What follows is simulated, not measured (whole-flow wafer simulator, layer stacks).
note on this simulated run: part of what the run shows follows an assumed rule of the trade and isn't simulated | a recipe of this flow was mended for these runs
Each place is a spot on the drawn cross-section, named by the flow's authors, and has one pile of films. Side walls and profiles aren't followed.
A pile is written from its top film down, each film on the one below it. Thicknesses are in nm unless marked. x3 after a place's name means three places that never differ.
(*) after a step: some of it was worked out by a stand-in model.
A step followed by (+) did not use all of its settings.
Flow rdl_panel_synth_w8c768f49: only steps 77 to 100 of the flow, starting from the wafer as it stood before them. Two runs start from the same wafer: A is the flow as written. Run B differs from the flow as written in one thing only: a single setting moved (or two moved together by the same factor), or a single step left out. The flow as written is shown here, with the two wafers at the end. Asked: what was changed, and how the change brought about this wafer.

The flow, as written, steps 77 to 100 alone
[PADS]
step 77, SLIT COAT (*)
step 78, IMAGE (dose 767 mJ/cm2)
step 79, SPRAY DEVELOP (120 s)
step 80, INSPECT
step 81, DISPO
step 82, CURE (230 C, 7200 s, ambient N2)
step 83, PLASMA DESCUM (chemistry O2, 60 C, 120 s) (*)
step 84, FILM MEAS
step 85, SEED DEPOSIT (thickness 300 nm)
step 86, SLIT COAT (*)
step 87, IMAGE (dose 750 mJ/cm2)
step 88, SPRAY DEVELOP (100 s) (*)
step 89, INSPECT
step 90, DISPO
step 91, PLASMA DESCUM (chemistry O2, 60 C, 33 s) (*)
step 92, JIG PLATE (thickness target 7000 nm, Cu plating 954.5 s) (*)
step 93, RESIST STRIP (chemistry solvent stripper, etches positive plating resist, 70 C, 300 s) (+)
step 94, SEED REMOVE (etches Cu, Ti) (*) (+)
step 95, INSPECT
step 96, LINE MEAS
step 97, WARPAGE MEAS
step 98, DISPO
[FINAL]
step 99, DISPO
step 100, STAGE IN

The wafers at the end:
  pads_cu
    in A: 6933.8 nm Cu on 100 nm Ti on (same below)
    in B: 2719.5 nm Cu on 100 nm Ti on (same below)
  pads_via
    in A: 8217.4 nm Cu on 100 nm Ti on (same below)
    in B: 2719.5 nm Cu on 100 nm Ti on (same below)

Cause: step 92, JIG PLATE: Cu plating 381.8 s was run, while the flow as written has Cu plating 954.5 s.

Step by step, how the change led to this:
  step 92, JIG PLATE (thickness target 7000 nm, Cu plating 954.5 s) (*)
      pads_cu, pads_land: A Cu gains 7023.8 | B Cu gains 2809.5
      pads_via: A Cu gains 8307.4 | B Cu gains 2809.5
